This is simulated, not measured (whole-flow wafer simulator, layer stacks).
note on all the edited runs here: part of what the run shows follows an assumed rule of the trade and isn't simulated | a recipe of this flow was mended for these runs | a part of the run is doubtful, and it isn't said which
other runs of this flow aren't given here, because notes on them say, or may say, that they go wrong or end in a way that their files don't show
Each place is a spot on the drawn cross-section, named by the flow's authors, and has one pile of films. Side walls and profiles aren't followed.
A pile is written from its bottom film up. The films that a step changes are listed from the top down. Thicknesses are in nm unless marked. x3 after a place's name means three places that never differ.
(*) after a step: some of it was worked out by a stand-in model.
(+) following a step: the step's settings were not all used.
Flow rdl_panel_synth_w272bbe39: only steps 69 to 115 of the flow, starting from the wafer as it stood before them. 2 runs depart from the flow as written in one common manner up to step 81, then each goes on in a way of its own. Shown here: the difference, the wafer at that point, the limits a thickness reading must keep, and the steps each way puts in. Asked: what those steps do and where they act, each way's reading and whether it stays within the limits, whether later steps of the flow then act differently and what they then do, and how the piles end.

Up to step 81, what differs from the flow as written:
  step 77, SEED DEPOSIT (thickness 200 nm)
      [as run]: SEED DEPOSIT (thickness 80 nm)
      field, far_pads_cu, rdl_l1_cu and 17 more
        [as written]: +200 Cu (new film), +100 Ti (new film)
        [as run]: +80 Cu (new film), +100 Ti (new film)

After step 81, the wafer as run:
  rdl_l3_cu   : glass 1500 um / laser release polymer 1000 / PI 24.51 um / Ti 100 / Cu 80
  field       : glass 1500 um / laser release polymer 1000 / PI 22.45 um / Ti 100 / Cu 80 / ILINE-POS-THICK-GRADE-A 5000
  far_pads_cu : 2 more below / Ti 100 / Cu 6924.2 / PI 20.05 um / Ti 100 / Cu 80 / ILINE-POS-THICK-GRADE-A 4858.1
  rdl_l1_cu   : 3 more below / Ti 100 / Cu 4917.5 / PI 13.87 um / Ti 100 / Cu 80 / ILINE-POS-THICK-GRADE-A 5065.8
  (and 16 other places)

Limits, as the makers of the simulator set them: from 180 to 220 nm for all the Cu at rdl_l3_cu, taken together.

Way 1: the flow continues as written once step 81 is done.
  The reading taken after step 81 is 80 nm, which is outside the limits.
  Later steps of the flow acting differently than as written (1 more step, not shown, differs only slightly: by at most 2% or 0.5 nm, whichever is larger):
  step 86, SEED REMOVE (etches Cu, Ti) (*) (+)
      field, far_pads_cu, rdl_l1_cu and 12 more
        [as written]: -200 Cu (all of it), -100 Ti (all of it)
        [this way]: -80 Cu (all of it), -100 Ti (all of it)
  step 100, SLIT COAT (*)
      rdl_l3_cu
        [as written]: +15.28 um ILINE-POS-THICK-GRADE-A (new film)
        [this way]: +15.27 um ILINE-POS-THICK-GRADE-A (new film)
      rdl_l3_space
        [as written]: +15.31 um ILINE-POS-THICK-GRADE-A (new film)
        [this way]: +15.3 um ILINE-POS-THICK-GRADE-A (new film)
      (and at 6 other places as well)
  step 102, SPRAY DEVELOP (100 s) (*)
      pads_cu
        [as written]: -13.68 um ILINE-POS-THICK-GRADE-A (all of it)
        [this way]: -13.67 um ILINE-POS-THICK-GRADE-A (all of it)
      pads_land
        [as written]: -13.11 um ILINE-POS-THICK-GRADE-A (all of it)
        [this way]: -13.12 um ILINE-POS-THICK-GRADE-A (all of it)
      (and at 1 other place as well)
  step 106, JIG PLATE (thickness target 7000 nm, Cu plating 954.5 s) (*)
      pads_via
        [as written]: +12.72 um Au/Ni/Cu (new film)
        [this way]: +12.73 um Au/Ni/Cu (new film)
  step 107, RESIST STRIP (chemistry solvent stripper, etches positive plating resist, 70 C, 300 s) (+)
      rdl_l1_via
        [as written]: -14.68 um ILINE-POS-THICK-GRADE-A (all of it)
        [this way]: -14.67 um ILINE-POS-THICK-GRADE-A (all of it)
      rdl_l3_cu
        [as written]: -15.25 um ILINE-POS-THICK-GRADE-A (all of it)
        [this way]: -15.24 um ILINE-POS-THICK-GRADE-A (all of it)
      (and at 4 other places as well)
  At rdl_l3_cu, rdl_l3_land, rdl_l3_via, pads_land, pads_via, the piles at the end differ from the flow's by more than 2% or 0.5 nm, whichever is larger.
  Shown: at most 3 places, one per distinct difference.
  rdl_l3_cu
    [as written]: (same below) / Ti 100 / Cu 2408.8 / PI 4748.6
    [this way]: (same below) / Ti 100 / Cu 2288.8 / PI 4771
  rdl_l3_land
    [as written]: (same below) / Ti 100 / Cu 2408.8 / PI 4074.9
    [this way]: (same below) / Ti 100 / Cu 2288.8 / PI 4080.4
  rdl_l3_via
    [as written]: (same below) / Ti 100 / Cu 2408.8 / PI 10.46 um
    [this way]: (same below) / Ti 100 / Cu 2288.8 / PI 10.46 um

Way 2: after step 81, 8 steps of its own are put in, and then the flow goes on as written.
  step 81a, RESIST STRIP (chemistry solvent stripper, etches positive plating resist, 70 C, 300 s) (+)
      field, pads_cu, pads_space
        -5000 ILINE-POS-THICK-GRADE-A (all of it)
      far_pads_cu
        -4858.1 ILINE-POS-THICK-GRADE-A (all of it)
      rdl_l1_cu
        -5065.8 ILINE-POS-THICK-GRADE-A (all of it)
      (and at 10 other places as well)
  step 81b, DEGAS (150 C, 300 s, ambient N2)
      does not change any film at any place that is followed
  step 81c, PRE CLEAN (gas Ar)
      does not change any film at any place that is followed
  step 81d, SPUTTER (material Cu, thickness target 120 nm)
      field, far_pads_cu, rdl_l1_cu and 17 more
        +120 Cu
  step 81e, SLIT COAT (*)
      field, pads_cu, pads_space, pads_land, pads_via
        +5000 ILINE-POS-THICK-GRADE-A (new film)
      rdl_l3_cu, rdl_l3_space
        +4624.3 ILINE-POS-THICK-GRADE-A (new film)
      far_pads_cu
        +4858.1 ILINE-POS-THICK-GRADE-A (new film)
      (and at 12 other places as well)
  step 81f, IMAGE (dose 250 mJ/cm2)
      does not change any film at any place that is followed
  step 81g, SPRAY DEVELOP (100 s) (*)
      pads_land, pads_via
        -5000 ILINE-POS-THICK-GRADE-A (all of it)
      rdl_l3_cu
        -4624.3 ILINE-POS-THICK-GRADE-A (all of it)
      rdl_l3_land
        -2880.1 ILINE-POS-THICK-GRADE-A (all of it)
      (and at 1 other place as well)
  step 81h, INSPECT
      does not change any film at any place that is followed
  The reading taken after step 81h is 200 nm, which is within the limits.
  Later steps of the flow that are run all act as written at every place that is followed.
  At every place that both follow, the piles at the end match the flow's.

Inside the limits: way 2. Outside the limits: way 1.
